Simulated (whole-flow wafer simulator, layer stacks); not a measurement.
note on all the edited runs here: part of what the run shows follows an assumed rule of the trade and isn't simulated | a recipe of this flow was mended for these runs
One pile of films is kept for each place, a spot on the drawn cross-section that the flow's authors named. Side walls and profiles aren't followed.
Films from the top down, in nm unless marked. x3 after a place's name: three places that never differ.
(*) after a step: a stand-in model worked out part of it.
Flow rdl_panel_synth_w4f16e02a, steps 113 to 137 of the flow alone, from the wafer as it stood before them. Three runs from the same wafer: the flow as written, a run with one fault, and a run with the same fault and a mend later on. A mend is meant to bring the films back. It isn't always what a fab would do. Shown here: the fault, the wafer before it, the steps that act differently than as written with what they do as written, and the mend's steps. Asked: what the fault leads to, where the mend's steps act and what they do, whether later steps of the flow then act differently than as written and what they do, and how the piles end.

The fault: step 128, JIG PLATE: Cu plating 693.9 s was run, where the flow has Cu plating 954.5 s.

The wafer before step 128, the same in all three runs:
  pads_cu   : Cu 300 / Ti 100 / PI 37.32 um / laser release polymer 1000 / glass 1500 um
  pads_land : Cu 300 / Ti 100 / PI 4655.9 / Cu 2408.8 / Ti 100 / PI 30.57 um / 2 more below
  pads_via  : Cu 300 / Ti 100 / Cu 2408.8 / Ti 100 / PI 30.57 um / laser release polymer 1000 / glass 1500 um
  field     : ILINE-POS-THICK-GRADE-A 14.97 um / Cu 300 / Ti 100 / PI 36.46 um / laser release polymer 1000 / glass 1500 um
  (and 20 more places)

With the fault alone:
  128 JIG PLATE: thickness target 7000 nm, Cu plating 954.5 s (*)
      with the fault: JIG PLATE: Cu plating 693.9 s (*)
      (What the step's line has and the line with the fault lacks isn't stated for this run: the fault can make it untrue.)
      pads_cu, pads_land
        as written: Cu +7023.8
        with the fault: Cu +5106.2
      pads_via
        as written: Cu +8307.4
        with the fault: Cu +5106.2
  No later step of the flow acts differently than as written at any place that is followed.
  At the end the piles differ from the flow's by more than 2% or 0.5 nm, whichever is larger, at pads_cu, pads_land, pads_via.
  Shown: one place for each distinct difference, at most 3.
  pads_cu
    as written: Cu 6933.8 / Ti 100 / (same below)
    with the fault: Cu 5016.2 / Ti 100 / (same below)
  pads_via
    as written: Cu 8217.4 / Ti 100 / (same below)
    with the fault: Cu 5016.2 / Ti 100 / (same below)

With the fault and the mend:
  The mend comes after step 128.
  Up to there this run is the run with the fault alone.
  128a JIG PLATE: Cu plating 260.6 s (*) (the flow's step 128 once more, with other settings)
      pads_cu, pads_land, pads_via
        Cu +1917.7
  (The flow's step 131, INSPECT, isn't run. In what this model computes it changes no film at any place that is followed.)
  No later step of the flow acts differently than as written at any place that is followed.
  At the end the piles differ from the flow's by more than 2% or 0.5 nm, whichever is larger, at pads_via.
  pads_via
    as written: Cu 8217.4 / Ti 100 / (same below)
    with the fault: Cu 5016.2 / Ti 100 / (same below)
    with the mend: Cu 6933.8 / Ti 100 / (same below)
